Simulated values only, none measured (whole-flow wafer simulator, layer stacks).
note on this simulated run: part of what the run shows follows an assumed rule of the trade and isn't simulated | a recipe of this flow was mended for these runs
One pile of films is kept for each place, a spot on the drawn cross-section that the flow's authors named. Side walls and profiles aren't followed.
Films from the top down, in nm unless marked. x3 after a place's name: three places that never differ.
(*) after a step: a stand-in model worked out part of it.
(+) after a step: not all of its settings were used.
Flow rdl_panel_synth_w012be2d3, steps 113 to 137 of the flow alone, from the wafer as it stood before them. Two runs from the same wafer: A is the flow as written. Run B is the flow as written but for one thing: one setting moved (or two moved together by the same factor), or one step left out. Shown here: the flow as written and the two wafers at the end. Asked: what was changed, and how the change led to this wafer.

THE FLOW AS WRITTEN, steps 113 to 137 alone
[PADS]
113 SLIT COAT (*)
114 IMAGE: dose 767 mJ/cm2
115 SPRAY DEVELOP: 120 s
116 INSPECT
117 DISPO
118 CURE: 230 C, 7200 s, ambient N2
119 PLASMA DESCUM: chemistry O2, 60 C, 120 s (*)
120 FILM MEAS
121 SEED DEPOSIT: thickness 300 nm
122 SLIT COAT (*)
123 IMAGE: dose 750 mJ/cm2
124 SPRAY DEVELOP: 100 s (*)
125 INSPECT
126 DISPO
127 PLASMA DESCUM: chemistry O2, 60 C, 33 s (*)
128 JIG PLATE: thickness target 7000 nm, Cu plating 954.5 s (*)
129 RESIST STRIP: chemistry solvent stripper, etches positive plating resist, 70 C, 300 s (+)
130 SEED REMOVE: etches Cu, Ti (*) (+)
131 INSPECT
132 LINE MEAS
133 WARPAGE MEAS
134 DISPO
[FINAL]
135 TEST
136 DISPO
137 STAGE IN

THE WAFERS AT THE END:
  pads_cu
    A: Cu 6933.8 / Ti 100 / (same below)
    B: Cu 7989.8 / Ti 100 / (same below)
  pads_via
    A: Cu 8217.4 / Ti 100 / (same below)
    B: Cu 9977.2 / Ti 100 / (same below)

The cause: step 128, JIG PLATE: Cu plating 1098 s was run, where the flow has Cu plating 954.5 s.

How the change led to this, step by step:
  128 JIG PLATE: thickness target 7000 nm, Cu plating 954.5 s (*)
      pads_via: A Cu +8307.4 | B Cu +10.07 um
      pads_cu, pads_land: A Cu +7023.8 | B Cu +8079.8
